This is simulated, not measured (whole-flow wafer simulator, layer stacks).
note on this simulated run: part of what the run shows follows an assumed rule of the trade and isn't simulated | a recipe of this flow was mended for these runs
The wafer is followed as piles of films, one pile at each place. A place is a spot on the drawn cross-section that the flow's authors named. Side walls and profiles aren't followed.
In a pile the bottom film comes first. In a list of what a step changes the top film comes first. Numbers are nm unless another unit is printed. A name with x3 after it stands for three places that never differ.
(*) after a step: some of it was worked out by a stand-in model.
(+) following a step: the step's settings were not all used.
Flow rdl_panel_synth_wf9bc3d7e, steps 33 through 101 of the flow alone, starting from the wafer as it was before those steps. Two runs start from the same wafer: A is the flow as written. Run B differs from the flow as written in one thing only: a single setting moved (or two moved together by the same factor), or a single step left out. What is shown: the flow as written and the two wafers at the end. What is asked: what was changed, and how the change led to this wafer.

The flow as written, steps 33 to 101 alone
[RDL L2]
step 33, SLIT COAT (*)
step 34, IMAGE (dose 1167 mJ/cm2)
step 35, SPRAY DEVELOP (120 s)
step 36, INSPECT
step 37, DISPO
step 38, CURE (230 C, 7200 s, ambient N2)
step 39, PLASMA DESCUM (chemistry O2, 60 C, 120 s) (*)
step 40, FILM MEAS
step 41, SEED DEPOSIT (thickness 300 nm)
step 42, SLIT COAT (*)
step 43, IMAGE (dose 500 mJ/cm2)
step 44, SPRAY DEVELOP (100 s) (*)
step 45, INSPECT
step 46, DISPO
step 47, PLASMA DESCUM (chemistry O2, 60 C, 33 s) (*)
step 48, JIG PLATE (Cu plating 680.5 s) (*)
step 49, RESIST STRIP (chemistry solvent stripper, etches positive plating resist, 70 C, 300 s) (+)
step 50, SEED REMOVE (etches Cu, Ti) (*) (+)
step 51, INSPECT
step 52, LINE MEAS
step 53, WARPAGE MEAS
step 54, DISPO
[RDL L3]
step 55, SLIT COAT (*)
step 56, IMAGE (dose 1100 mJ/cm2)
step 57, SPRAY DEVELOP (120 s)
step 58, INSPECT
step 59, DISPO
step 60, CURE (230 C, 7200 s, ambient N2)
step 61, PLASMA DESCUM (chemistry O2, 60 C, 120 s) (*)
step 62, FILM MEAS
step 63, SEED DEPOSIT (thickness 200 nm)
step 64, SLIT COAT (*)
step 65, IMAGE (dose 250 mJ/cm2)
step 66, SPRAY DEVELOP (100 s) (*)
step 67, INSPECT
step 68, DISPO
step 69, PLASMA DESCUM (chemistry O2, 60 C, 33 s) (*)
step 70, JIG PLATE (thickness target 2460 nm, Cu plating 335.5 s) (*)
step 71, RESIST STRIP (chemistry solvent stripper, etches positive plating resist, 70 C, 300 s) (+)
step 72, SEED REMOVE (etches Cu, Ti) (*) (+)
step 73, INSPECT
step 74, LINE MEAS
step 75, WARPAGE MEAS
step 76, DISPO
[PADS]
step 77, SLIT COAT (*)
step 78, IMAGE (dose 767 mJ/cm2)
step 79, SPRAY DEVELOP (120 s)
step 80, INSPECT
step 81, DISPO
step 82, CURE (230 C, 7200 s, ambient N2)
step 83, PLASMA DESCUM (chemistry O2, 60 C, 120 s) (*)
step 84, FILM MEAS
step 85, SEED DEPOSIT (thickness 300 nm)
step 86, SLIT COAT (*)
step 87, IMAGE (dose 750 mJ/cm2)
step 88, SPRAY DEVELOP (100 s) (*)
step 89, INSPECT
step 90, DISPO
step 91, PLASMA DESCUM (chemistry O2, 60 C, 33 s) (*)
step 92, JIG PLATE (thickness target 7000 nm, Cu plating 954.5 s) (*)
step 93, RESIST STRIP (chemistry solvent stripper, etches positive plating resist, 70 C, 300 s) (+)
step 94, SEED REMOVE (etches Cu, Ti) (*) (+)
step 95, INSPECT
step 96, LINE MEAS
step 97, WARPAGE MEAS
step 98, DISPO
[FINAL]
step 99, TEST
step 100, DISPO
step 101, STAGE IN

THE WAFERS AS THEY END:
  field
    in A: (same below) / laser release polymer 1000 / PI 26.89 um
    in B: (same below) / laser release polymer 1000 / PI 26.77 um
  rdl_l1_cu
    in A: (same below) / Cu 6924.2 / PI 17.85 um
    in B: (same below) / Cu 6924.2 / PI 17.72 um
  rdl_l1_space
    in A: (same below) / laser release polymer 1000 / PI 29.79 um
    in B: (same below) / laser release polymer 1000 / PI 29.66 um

Cause: step 48, JIG PLATE: Cu plating 626.1 s was run, while the flow as written has Cu plating 680.5 s.

How this came from the change, step by step:
  step 48, JIG PLATE (Cu plating 680.5 s) (*)
      rdl_l2_cu, rdl_l2_land, rdl_l2_via, rdl_l2_rim, rdl_l3_land, rdl_l3_via: A +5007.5 Cu | B +4607.2 Cu
  step 55, SLIT COAT (*)
      rdl_l3_cu, rdl_l3_space: A +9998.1 PI | B +9691.6 PI
      rdl_l2_space: A +10.58 um PI | B +10.25 um PI
      (and at 2 other places as well)
  step 64, SLIT COAT (*)
      rdl_l2_via: A +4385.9 ILINE-POS-THICK-GRADE-A (new film) | B +4502 ILINE-POS-THICK-GRADE-A (new film)
  step 71, RESIST STRIP (chemistry solvent stripper, etches positive plating resist, 70 C, 300 s) (+)
      rdl_l2_via: A -4356.2 ILINE-POS-THICK-GRADE-A (all of it) | B -4472.3 ILINE-POS-THICK-GRADE-A (all of it)
  step 77, SLIT COAT (*)
      rdl_l3_via: A +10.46 um PI (new film) | B +10.5 um PI (new film)
  step 86, SLIT COAT (*)
      rdl_l2_cu: A +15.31 um ILINE-POS-THICK-GRADE-A (new film) | B +15.28 um ILINE-POS-THICK-GRADE-A (new film)
      rdl_l2_space: A +15.33 um ILINE-POS-THICK-GRADE-A (new film) | B +15.3 um ILINE-POS-THICK-GRADE-A (new film)
      (and at 7 other places as well)
  step 93, RESIST STRIP (chemistry solvent stripper, etches positive plating resist, 70 C, 300 s) (+)
      rdl_l2_cu: A -15.28 um ILINE-POS-THICK-GRADE-A (all of it) | B -15.25 um ILINE-POS-THICK-GRADE-A (all of it)
      rdl_l2_space: A -15.3 um ILINE-POS-THICK-GRADE-A (all of it) | B -15.27 um ILINE-POS-THICK-GRADE-A (all of it)
      (and at 7 other places as well)
